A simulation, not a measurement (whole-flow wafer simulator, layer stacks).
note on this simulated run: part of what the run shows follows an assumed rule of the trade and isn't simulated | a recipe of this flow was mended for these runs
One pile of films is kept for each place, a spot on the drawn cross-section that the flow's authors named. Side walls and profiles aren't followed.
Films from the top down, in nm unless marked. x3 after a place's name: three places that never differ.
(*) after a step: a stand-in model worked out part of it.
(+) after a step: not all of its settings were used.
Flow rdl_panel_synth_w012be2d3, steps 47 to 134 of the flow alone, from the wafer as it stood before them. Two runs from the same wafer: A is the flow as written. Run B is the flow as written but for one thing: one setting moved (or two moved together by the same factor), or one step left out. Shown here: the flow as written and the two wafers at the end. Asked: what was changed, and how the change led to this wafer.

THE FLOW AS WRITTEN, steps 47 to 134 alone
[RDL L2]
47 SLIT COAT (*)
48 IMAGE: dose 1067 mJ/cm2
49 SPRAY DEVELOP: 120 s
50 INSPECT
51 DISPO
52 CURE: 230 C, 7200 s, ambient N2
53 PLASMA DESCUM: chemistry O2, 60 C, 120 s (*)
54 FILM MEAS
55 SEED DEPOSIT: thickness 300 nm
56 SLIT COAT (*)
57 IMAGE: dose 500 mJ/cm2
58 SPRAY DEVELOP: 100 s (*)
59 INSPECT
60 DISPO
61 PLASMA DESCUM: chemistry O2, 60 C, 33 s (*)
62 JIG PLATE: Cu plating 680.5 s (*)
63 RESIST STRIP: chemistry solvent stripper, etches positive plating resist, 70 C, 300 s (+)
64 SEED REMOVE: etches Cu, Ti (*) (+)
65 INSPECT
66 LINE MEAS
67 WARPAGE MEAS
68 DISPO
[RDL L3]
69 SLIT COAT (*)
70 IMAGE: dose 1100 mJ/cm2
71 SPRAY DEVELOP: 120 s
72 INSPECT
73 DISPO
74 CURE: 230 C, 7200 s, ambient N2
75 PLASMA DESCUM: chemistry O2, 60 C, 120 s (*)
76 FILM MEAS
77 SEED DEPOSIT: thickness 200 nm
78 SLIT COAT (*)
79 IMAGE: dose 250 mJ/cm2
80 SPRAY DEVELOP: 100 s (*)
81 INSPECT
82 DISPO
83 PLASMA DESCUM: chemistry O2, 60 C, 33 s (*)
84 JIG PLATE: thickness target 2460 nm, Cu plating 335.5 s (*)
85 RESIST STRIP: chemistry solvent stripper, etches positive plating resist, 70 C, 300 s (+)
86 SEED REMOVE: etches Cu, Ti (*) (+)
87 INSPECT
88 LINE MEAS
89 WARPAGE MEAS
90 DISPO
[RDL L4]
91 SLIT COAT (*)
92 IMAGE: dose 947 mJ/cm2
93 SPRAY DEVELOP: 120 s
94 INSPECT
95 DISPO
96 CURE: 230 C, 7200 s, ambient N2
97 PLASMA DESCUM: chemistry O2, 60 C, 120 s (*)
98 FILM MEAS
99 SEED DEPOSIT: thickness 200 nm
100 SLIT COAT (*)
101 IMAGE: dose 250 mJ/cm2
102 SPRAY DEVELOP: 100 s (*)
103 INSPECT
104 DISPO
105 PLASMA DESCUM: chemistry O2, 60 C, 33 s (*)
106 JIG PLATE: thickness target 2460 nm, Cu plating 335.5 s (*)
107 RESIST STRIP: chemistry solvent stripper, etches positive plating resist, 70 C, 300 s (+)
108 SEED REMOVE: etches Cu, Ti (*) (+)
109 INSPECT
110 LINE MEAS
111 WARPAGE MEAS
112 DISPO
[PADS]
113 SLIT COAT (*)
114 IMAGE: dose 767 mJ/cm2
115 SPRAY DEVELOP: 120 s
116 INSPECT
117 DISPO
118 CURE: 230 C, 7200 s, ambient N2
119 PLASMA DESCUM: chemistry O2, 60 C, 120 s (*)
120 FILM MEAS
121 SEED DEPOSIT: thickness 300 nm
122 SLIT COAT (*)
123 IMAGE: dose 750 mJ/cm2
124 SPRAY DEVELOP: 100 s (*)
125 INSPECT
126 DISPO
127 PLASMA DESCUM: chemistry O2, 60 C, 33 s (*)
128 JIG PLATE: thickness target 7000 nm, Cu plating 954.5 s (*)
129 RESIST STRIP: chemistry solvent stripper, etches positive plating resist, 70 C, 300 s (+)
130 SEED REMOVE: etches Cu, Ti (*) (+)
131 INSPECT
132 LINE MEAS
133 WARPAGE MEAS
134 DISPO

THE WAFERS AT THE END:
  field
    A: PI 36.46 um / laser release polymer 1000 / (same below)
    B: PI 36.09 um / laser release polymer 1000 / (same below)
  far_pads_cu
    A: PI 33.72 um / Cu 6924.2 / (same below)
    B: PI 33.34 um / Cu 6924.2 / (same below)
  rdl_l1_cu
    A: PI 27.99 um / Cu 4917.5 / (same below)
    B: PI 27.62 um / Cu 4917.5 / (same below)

The cause: step 62, JIG PLATE: Cu plating 517.2 s was run, where the flow has Cu plating 680.5 s.

How the change led to this, step by step:
  62 JIG PLATE: Cu plating 680.5 s (*)
      rdl_l2_cu, rdl_l2_land, rdl_l2_via, rdl_l2_rim, rdl_l3_land, rdl_l3_via: A Cu +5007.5 | B Cu +3805.9
  69 SLIT COAT (*)
      rdl_l2_space: A PI +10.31 um | B PI +9359
      field, rdl_l4_cu, rdl_l4_space and 6 more: A PI +7936.4 | B PI +7563.3
      (and at 12 more places)
  78 SLIT COAT (*)
      rdl_l2_space: A ILINE-POS-THICK-GRADE-A +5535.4 (new film) | B ILINE-POS-THICK-GRADE-A +5361.4 (new film)
      rdl_l1_rim: A ILINE-POS-THICK-GRADE-A +5099.6 (new film) | B ILINE-POS-THICK-GRADE-A +4927.5 (new film)
      (and at 3 more places)
  80 SPRAY DEVELOP: 100 s (*)
      rdl_l3_land: A ILINE-POS-THICK-GRADE-A -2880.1 (all of it) | B ILINE-POS-THICK-GRADE-A -2956 (all of it)
  85 RESIST STRIP: chemistry solvent stripper, etches positive plating resist, 70 C, 300 s (+)
      rdl_l2_space: A ILINE-POS-THICK-GRADE-A -5505.7 (all of it) | B ILINE-POS-THICK-GRADE-A -5331.7 (all of it)
      rdl_l1_rim: A ILINE-POS-THICK-GRADE-A -5069.9 (all of it) | B ILINE-POS-THICK-GRADE-A -4897.8 (all of it)
      (and at 2 more places)
  91 SLIT COAT (*)
      rdl_l1_rim: A PI +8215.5 | B PI +8028.7
      rdl_l2_via: A PI +7647.3 | B PI +8008.3
      (and at 2 more places)
  100 SLIT COAT (*)
      rdl_l2_via: A ILINE-POS-THICK-GRADE-A +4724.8 (new film) | B ILINE-POS-THICK-GRADE-A +4867.7 (new film)
  107 RESIST STRIP: chemistry solvent stripper, etches positive plating resist, 70 C, 300 s (+)
      rdl_l2_via: A ILINE-POS-THICK-GRADE-A -4695.1 (all of it) | B ILINE-POS-THICK-GRADE-A -4838 (all of it)
  113 SLIT COAT (*)
      rdl_l2_via: A PI +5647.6 | B PI +5777.9
  122 SLIT COAT (*)
      rdl_l1_land: A ILINE-POS-THICK-GRADE-A +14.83 um (new film) | B ILINE-POS-THICK-GRADE-A +14.82 um (new film)
      rdl_l2_cu: A ILINE-POS-THICK-GRADE-A +15.12 um (new film) | B ILINE-POS-THICK-GRADE-A +15.08 um (new film)
      (and at 8 more places)
  129 RESIST STRIP: chemistry solvent stripper, etches positive plating resist, 70 C, 300 s (+)
      rdl_l2_cu, rdl_l2_space: A ILINE-POS-THICK-GRADE-A -15.09 um (all of it) | B ILINE-POS-THICK-GRADE-A -15.05 um (all of it)
      rdl_l1_land: A ILINE-POS-THICK-GRADE-A -14.8 um (all of it) | B ILINE-POS-THICK-GRADE-A -14.79 um (all of it)
      (and at 7 more places)
